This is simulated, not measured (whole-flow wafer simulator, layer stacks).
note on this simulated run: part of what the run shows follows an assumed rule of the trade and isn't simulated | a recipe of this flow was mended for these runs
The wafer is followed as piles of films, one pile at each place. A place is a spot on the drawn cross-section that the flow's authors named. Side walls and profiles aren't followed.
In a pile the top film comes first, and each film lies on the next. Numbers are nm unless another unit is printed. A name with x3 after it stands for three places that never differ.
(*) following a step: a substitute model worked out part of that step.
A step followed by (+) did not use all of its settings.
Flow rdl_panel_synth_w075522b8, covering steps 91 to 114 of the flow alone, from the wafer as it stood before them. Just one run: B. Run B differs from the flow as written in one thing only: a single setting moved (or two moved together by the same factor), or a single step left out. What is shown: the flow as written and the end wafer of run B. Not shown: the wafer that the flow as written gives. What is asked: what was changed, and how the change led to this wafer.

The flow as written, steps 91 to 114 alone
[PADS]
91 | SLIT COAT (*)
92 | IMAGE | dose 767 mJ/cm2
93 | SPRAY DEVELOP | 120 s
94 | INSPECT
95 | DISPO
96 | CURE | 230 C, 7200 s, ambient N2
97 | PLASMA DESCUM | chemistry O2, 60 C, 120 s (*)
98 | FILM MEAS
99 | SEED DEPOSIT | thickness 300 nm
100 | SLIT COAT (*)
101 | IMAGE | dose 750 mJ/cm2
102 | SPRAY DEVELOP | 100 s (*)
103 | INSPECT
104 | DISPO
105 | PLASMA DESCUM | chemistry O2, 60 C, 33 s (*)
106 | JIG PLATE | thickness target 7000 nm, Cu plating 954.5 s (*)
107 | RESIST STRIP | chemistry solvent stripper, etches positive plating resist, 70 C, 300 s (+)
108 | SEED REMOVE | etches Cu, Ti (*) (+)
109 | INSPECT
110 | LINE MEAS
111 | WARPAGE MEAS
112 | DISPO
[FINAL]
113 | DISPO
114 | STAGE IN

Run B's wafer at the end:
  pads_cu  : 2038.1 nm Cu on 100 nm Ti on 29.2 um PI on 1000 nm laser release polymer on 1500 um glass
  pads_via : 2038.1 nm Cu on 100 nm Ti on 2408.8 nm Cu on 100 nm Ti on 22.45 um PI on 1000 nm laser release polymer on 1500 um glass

What caused this: step 106, JIG PLATE: Cu plating 289.2 s was run, whereas the flow has Cu plating 954.5 s.

The path from the change to this, step by step:
  106 | JIG PLATE | thickness target 7000 nm, Cu plating 954.5 s (*)
      pads_cu, pads_land: Cu gains 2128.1 (it would be, as written: Cu gains 7023.8)
      pads_via: Cu gains 2128.1 (it would be, as written: Cu gains 8307.4)
